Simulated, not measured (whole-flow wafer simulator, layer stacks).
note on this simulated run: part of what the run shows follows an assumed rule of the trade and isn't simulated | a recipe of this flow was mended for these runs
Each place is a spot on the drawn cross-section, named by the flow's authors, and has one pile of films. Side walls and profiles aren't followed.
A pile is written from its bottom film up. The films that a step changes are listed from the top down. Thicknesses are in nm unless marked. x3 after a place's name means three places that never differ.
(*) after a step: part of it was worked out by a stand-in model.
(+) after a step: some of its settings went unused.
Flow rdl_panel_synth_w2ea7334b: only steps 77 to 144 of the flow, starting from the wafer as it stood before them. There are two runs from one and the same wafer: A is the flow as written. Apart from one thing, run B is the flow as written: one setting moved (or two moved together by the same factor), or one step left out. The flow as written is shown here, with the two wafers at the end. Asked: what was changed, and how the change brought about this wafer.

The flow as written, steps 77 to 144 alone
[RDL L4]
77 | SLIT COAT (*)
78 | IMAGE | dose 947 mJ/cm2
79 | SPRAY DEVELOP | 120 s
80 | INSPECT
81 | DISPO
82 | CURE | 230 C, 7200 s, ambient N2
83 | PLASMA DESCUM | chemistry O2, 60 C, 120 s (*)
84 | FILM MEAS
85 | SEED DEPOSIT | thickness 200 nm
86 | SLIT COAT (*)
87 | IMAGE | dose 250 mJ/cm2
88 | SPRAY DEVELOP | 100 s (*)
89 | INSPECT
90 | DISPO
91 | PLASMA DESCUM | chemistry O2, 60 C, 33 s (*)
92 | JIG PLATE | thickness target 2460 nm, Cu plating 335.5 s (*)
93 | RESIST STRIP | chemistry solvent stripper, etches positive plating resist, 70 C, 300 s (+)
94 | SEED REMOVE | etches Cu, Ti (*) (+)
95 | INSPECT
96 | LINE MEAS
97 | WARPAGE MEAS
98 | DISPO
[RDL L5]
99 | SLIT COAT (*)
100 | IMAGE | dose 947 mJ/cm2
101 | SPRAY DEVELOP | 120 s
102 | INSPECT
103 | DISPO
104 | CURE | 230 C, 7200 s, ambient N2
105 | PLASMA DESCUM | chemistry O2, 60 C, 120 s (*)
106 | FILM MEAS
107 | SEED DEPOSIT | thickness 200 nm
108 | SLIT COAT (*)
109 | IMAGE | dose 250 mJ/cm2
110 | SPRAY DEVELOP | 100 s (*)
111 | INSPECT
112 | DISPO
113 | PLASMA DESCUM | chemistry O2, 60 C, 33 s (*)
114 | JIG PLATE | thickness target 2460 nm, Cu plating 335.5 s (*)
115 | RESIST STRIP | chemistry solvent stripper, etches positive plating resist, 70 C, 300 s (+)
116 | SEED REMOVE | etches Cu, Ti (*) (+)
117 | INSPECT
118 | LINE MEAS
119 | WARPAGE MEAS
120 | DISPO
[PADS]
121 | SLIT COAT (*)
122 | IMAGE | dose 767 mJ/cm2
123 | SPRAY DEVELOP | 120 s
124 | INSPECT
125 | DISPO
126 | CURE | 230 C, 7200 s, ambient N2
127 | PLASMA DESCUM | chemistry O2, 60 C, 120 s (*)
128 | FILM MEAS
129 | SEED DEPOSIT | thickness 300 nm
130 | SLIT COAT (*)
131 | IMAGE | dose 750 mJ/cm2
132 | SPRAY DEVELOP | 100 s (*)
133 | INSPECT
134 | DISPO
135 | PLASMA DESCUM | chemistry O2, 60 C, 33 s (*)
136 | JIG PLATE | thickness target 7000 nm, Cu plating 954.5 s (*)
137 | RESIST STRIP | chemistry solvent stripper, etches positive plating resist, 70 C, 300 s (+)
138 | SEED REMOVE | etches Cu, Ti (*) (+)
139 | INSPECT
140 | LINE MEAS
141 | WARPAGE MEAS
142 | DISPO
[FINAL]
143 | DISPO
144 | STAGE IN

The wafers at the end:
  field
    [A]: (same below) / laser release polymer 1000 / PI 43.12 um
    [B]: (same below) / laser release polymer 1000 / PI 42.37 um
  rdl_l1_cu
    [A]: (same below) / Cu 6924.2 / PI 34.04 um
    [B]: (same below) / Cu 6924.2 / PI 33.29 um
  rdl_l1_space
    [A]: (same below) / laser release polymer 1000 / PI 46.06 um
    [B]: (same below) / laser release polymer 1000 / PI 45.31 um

What caused this: step 92, JIG PLATE: Cu plating 184.5 s was run, while the flow as written has Cu plating 335.5 s.

Step by step, how the change led to this:
  92 | JIG PLATE | thickness target 2460 nm, Cu plating 335.5 s (*)
      rdl_l4_cu, rdl_l4_land, rdl_l4_via, rdl_l5_land, rdl_l5_via: A +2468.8 Cu | B +1357.7 Cu
  99 | SLIT COAT (*)
      field, pads_cu, pads_space, pads_land, pads_via: A +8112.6 PI | B +7367.5 PI
      rdl_l1_cu: A +8091.4 PI | B +7346.9 PI
      (and at 17 other places as well)
  108 | SLIT COAT (*)
      rdl_l4_cu: A +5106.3 ILINE-POS-THICK-GRADE-A (new film) | B +4905 ILINE-POS-THICK-GRADE-A (new film)
      rdl_l4_land: A +4913.1 ILINE-POS-THICK-GRADE-A (new film) | B +5155.4 ILINE-POS-THICK-GRADE-A (new film)
      (and at 2 other places as well)
  110 | SPRAY DEVELOP | 100 s (*)
      rdl_l5_land: A -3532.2 ILINE-POS-THICK-GRADE-A (all of it) | B -3647.8 ILINE-POS-THICK-GRADE-A (all of it)
  115 | RESIST STRIP | chemistry solvent stripper, etches positive plating resist, 70 C, 300 s (+)
      rdl_l4_cu: A -5076.6 ILINE-POS-THICK-GRADE-A (all of it) | B -4875.3 ILINE-POS-THICK-GRADE-A (all of it)
      rdl_l4_land: A -4883.4 ILINE-POS-THICK-GRADE-A (all of it) | B -5125.7 ILINE-POS-THICK-GRADE-A (all of it)
      (and at 1 other place as well)
  121 | SLIT COAT (*)
      rdl_l4_cu: A +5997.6 PI | B +5795.8 PI
      rdl_l4_land: A +5810.3 PI | B +6042.3 PI
      (and at 2 other places as well)
  130 | SLIT COAT (*)
      rdl_l2_cu, rdl_l2_space: A +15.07 um ILINE-POS-THICK-GRADE-A (new film) | B +15.08 um ILINE-POS-THICK-GRADE-A (new film)
      rdl_l2_land: A +14.93 um ILINE-POS-THICK-GRADE-A (new film) | B +14.92 um ILINE-POS-THICK-GRADE-A (new film)
      (and at 10 other places as well)
  137 | RESIST STRIP | chemistry solvent stripper, etches positive plating resist, 70 C, 300 s (+)
      rdl_l2_land: A -14.9 um ILINE-POS-THICK-GRADE-A (all of it) | B -14.89 um ILINE-POS-THICK-GRADE-A (all of it)
      rdl_l2_via: A -14.86 um ILINE-POS-THICK-GRADE-A (all of it) | B -14.85 um ILINE-POS-THICK-GRADE-A (all of it)
      (and at 9 other places as well)
